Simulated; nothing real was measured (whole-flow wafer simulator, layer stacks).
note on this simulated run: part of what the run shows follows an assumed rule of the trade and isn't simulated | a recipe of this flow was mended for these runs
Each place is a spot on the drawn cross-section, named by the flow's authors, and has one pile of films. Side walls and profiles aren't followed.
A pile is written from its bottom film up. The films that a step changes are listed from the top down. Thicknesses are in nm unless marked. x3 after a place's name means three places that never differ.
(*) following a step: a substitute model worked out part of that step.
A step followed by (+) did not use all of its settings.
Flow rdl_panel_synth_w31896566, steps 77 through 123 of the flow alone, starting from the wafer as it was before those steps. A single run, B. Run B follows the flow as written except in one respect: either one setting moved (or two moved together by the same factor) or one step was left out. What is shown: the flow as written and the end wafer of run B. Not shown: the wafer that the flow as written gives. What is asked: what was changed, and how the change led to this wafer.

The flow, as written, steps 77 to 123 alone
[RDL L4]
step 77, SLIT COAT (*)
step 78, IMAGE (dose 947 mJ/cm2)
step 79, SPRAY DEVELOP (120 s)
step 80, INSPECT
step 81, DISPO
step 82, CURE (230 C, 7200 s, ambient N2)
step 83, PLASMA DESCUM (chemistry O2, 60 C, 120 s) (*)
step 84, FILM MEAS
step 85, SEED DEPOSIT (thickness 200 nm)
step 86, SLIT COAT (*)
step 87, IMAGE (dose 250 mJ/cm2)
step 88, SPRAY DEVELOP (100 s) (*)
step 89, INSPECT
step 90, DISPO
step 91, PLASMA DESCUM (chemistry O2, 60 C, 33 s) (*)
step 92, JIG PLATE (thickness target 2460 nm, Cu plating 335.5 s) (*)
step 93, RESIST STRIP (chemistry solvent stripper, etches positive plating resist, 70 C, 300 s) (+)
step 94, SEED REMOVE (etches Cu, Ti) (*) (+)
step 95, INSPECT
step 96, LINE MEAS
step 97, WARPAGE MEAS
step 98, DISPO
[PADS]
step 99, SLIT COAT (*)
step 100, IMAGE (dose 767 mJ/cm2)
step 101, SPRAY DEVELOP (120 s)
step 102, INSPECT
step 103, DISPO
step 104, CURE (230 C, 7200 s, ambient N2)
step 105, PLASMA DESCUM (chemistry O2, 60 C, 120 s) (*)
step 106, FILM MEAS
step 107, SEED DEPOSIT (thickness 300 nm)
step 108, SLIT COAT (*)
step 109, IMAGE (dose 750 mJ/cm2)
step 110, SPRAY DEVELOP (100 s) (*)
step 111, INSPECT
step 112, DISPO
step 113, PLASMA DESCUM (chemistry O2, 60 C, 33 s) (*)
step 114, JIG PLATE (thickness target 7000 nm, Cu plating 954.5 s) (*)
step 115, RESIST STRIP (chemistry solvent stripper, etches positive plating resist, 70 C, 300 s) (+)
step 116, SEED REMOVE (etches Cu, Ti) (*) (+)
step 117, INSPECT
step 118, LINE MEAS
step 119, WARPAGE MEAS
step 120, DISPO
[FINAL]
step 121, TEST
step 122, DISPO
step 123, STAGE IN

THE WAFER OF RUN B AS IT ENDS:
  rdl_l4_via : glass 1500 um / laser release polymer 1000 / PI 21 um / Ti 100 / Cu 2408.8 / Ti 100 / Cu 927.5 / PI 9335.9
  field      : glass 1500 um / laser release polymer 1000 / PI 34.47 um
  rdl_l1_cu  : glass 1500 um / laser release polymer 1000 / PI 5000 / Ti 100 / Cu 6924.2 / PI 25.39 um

Cause: step 92, JIG PLATE: Cu plating 134.2 s was run, whereas the flow has Cu plating 335.5 s.

The path from the change to this, step by step:
  step 92, JIG PLATE (thickness target 2460 nm, Cu plating 335.5 s) (*)
      rdl_l4_cu, rdl_l4_land, rdl_l4_via, pads_land, pads_via: +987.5 Cu (as written it would have been: +2468.8 Cu)
  step 99, SLIT COAT (*)
      rdl_l4_via: +9335.9 PI (new film) (as written it would have been: +10.89 um PI (new film))
      field: +5354.3 PI (as written it would have been: +5893.8 PI)
      (as well as at 19 more places)
  step 108, SLIT COAT (*)
      rdl_l3_space: +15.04 um ILINE-POS-THICK-GRADE-A (new film) (as written it would have been: +15.03 um ILINE-POS-THICK-GRADE-A (new film))
      rdl_l3_land: +14.84 um ILINE-POS-THICK-GRADE-A (new film) (as written it would have been: +14.85 um ILINE-POS-THICK-GRADE-A (new film))
      (as well as at 9 more places)
  step 110, SPRAY DEVELOP (100 s) (*)
      pads_cu: -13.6 um ILINE-POS-THICK-GRADE-A (all of it) (as written it would have been: -13.68 um ILINE-POS-THICK-GRADE-A (all of it))
      pads_land: -13.24 um ILINE-POS-THICK-GRADE-A (all of it) (as written it would have been: -13.11 um ILINE-POS-THICK-GRADE-A (all of it))
      (as well as at 1 more place)
  step 114, JIG PLATE (thickness target 7000 nm, Cu plating 954.5 s) (*)
      pads_via: +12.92 um Au/Ni/Cu (new film) (as written it would have been: +12.72 um Au/Ni/Cu (new film))
  step 115, RESIST STRIP (chemistry solvent stripper, etches positive plating resist, 70 C, 300 s) (+)
      rdl_l1_space: -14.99 um ILINE-POS-THICK-GRADE-A (all of it) (as written it would have been: -14.98 um ILINE-POS-THICK-GRADE-A (all of it))
      rdl_l3_space: -15.01 um ILINE-POS-THICK-GRADE-A (all of it) (as written it would have been: -15 um ILINE-POS-THICK-GRADE-A (all of it))
      (as well as at 7 more places)
